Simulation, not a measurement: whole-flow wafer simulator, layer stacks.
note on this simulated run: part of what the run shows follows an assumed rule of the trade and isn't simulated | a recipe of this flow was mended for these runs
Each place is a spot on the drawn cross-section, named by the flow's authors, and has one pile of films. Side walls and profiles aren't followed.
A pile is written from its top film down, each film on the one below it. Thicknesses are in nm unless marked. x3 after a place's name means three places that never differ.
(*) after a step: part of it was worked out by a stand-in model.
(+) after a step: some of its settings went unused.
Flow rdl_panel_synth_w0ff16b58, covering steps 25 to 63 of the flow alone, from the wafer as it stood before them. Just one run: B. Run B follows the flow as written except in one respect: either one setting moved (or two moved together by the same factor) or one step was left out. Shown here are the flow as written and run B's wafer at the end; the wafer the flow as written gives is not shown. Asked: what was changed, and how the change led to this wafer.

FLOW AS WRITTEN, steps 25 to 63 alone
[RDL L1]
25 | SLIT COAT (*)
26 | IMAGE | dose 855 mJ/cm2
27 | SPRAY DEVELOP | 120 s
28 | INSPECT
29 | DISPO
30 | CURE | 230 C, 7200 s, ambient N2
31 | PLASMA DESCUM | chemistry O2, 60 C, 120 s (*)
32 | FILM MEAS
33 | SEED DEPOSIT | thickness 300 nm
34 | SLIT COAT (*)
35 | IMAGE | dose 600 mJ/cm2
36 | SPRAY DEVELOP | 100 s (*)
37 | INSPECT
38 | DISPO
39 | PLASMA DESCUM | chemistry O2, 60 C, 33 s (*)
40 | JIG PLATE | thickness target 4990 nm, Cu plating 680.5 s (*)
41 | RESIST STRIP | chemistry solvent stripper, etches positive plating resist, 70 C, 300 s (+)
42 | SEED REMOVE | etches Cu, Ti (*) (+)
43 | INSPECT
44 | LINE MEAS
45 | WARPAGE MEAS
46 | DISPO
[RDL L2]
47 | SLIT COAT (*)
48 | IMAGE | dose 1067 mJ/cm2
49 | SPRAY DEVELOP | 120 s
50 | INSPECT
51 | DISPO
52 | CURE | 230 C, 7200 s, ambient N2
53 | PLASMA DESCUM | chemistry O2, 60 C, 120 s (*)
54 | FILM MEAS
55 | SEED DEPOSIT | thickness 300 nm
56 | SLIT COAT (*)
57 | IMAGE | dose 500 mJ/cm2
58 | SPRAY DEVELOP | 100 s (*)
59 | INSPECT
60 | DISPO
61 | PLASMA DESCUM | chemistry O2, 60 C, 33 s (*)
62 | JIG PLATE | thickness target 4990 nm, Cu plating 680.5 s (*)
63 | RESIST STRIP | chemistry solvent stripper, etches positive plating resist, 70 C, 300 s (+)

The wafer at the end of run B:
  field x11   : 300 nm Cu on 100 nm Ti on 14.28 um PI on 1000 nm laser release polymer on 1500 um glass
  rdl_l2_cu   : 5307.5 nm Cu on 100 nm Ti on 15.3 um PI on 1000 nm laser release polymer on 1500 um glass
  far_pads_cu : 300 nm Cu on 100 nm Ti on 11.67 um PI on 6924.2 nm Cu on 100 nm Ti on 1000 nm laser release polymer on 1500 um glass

What caused this: step 40, JIG PLATE: Cu plating 538.3 s was run, though the flow has Cu plating 680.5 s.

How this came from the change, step by step:
  40 | JIG PLATE | thickness target 4990 nm, Cu plating 680.5 s (*)
      rdl_l1_cu, rdl_l1_land, rdl_l1_via, rdl_l1_rim, rdl_l2_land, rdl_l2_via: Cu gains 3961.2 (in the flow as written it would be: Cu gains 5007.5)
  47 | SLIT COAT (*)
      field x11, rdl_l2_rim x3: PI gains 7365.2 (in the flow as written it would be: PI gains 7600.9)
      rdl_l2_cu, rdl_l2_space: PI gains 8385.6 (in the flow as written it would be: PI gains 8899.9)
      (also at 5 further places)
  56 | SLIT COAT (*)
      rdl_l1_cu: ILINE-POS-THICK-GRADE-A gains 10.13 um (new film) (in the flow as written it would be: ILINE-POS-THICK-GRADE-A gains 10.04 um (new film))
      rdl_l1_space: ILINE-POS-THICK-GRADE-A gains 10.93 um (new film) (in the flow as written it would be: ILINE-POS-THICK-GRADE-A gains 11.02 um (new film))
      (also at 2 further places)
  58 | SPRAY DEVELOP | 100 s (*)
      rdl_l2_land: ILINE-POS-THICK-GRADE-A loses 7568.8 (all of it) (in the flow as written it would be: ILINE-POS-THICK-GRADE-A loses 7416.3 (all of it))
      rdl_l2_via: ILINE-POS-THICK-GRADE-A loses 13 um (all of it) (in the flow as written it would be: ILINE-POS-THICK-GRADE-A loses 12.83 um (all of it))
  63 | RESIST STRIP | chemistry solvent stripper, etches positive plating resist, 70 C, 300 s (+)
      rdl_l1_cu: ILINE-POS-THICK-GRADE-A loses 10.1 um (all of it) (in the flow as written it would be: ILINE-POS-THICK-GRADE-A loses 10.01 um (all of it))
      rdl_l1_space: ILINE-POS-THICK-GRADE-A loses 10.9 um (all of it) (in the flow as written it would be: ILINE-POS-THICK-GRADE-A loses 10.99 um (all of it))
